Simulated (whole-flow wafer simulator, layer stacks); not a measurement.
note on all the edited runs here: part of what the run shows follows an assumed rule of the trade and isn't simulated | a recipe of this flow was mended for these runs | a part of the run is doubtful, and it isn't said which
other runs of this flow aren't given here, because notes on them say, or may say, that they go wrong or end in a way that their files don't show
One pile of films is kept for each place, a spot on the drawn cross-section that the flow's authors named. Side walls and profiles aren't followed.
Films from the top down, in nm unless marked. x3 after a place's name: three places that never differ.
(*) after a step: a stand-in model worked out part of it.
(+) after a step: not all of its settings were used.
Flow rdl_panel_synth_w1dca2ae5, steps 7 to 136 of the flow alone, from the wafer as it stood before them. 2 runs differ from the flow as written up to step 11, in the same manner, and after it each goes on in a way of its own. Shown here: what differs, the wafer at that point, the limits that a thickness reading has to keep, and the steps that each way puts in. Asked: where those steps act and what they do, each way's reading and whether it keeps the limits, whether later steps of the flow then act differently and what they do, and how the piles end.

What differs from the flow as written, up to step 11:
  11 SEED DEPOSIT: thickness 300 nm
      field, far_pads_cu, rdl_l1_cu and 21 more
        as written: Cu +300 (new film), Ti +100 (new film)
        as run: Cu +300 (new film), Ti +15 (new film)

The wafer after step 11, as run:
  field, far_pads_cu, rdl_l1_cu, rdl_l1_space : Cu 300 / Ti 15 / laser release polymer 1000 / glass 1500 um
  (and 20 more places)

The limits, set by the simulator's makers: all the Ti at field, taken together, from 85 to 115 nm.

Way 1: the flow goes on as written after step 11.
  The reading after step 11: 15 nm, outside the limits.
  Later steps of the flow that act differently than as written (9 more steps differ only slightly, by at most 2% or 0.5 nm, whichever is larger, and aren't shown):
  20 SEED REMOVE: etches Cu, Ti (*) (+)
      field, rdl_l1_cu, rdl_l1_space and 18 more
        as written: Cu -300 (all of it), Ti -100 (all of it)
        this way: Cu -300 (all of it), Ti -15 (all of it)
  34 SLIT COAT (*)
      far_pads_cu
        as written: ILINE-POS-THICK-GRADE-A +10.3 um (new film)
        this way: ILINE-POS-THICK-GRADE-A +10.57 um (new film)
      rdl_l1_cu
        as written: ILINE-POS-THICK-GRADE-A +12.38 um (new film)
        this way: ILINE-POS-THICK-GRADE-A +12.81 um (new film)
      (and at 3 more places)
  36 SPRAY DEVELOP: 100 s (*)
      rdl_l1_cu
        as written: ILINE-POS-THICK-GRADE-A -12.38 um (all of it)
        this way: ILINE-POS-THICK-GRADE-A -12.81 um (all of it)
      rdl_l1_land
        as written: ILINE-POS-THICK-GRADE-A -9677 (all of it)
        this way: ILINE-POS-THICK-GRADE-A -9913.6 (all of it)
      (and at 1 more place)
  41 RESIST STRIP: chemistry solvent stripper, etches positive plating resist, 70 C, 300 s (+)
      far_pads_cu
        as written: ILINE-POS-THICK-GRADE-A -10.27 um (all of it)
        this way: ILINE-POS-THICK-GRADE-A -10.54 um (all of it)
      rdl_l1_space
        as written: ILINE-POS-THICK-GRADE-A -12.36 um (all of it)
        this way: ILINE-POS-THICK-GRADE-A -12.84 um (all of it)
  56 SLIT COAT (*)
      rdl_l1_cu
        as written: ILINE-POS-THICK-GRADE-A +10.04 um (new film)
        this way: ILINE-POS-THICK-GRADE-A +10.03 um (new film)
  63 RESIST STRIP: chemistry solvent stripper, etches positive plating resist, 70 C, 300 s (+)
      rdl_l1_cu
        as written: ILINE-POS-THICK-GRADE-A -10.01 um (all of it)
        this way: ILINE-POS-THICK-GRADE-A -10 um (all of it)
  At the end the piles differ from the flow's by more than 2% or 0.5 nm, whichever is larger, at far_pads_cu, rdl_l1_land, rdl_l1_via.
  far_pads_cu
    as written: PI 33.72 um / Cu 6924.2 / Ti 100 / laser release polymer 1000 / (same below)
    this way: PI 33.74 um / Cu 6924.2 / Ti 15 / laser release polymer 1000 / (same below)
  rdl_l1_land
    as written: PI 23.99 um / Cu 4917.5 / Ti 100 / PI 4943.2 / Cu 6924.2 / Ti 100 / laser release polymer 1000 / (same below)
    this way: PI 24.01 um / Cu 4917.5 / Ti 100 / PI 4943.9 / Cu 6924.2 / Ti 15 / laser release polymer 1000 / (same below)
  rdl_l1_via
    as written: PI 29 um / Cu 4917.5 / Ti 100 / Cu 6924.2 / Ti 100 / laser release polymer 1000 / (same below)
    this way: PI 29.02 um / Cu 4917.5 / Ti 100 / Cu 6924.2 / Ti 15 / laser release polymer 1000 / (same below)

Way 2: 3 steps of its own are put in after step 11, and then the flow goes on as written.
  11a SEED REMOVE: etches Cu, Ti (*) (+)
      field, far_pads_cu, rdl_l1_cu and 21 more
        Cu -300 (all of it), Ti -15 (all of it)
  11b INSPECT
      changes no film at any place that is followed
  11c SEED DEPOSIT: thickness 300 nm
      field, far_pads_cu, rdl_l1_cu and 21 more
        Cu +300 (new film), Ti +100 (new film)
  The reading after step 11c: 100 nm, within the limits.
  No later step of the flow acts differently than as written at any place that is followed.
  At the end the piles are the same as the flow's at every place that both follow.

Within the limits: way 2. Outside them: way 1.
